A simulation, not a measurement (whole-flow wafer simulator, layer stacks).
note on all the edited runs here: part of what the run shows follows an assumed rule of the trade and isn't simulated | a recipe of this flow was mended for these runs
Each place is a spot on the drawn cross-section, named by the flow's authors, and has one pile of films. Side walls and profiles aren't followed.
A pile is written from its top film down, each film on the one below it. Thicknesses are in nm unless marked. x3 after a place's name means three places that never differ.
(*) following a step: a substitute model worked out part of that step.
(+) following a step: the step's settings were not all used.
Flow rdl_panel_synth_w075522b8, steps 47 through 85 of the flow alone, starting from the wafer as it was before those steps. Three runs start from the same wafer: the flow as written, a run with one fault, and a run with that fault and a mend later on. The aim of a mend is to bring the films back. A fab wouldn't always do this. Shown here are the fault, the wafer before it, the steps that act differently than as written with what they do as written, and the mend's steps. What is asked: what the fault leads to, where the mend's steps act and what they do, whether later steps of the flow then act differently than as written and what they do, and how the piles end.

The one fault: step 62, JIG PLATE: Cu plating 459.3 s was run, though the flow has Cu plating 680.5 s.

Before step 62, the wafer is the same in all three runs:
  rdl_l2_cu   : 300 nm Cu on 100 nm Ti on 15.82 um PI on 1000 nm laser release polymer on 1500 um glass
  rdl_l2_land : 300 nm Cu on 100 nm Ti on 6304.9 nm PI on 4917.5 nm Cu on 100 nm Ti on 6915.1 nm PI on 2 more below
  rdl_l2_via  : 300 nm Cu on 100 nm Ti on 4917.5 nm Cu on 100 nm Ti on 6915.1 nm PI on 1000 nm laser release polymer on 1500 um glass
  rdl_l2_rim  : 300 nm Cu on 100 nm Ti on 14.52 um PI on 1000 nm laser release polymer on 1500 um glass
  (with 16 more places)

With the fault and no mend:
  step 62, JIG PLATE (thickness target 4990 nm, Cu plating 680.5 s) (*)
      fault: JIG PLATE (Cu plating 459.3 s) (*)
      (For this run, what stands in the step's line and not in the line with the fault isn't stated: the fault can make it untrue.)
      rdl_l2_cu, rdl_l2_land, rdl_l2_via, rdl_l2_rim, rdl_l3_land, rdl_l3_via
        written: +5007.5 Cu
        fault: +3379.8 Cu
  Later steps of the flow acting differently than as written:
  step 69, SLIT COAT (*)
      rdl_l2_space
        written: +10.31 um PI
        fault: +9023.8 PI
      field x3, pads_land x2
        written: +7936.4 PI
        fault: +7435.7 PI
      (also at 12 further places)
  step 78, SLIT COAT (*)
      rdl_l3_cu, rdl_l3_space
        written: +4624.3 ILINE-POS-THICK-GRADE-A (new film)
        fault: +4510.3 ILINE-POS-THICK-GRADE-A (new film)
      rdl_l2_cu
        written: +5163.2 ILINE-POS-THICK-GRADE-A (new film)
        fault: +5053.4 ILINE-POS-THICK-GRADE-A (new film)
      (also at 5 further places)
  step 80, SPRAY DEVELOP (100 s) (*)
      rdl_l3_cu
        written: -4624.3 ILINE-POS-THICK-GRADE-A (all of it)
        fault: -4510.3 ILINE-POS-THICK-GRADE-A (all of it)
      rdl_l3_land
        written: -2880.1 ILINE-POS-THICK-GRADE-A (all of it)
        fault: -2986.1 ILINE-POS-THICK-GRADE-A (all of it)
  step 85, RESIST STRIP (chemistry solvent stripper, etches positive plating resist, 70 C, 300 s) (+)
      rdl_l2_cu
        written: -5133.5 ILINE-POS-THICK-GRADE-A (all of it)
        fault: -5023.7 ILINE-POS-THICK-GRADE-A (all of it)
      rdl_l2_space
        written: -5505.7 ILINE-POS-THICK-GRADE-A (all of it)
        fault: -5276.9 ILINE-POS-THICK-GRADE-A (all of it)
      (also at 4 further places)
  The piles end different from the flow's at field x3, far_pads_cu, rdl_l1_cu and 14 more by more than 2% or 0.5 nm, whichever is larger.
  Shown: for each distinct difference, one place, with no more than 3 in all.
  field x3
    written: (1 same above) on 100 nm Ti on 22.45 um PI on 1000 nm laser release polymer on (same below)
    fault: (1 same above) on 100 nm Ti on 21.95 um PI on 1000 nm laser release polymer on (same below)
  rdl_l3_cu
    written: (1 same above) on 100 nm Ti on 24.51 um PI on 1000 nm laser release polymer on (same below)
    fault: (1 same above) on 100 nm Ti on 23.3 um PI on 1000 nm laser release polymer on (same below)
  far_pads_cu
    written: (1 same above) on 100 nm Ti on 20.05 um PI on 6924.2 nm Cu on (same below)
    fault: (1 same above) on 100 nm Ti on 19.55 um PI on 6924.2 nm Cu on (same below)

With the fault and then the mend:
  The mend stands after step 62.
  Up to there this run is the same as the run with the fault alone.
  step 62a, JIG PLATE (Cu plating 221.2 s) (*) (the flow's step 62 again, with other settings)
      rdl_l2_cu, rdl_l2_land, rdl_l2_via, rdl_l2_rim, rdl_l3_land, rdl_l3_via
        +1627.7 Cu
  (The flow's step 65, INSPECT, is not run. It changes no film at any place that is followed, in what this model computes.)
  Every later step of the flow that is run acts as written at every place that is followed.
  By the end, the piles equal the flow's at every place that both follow.
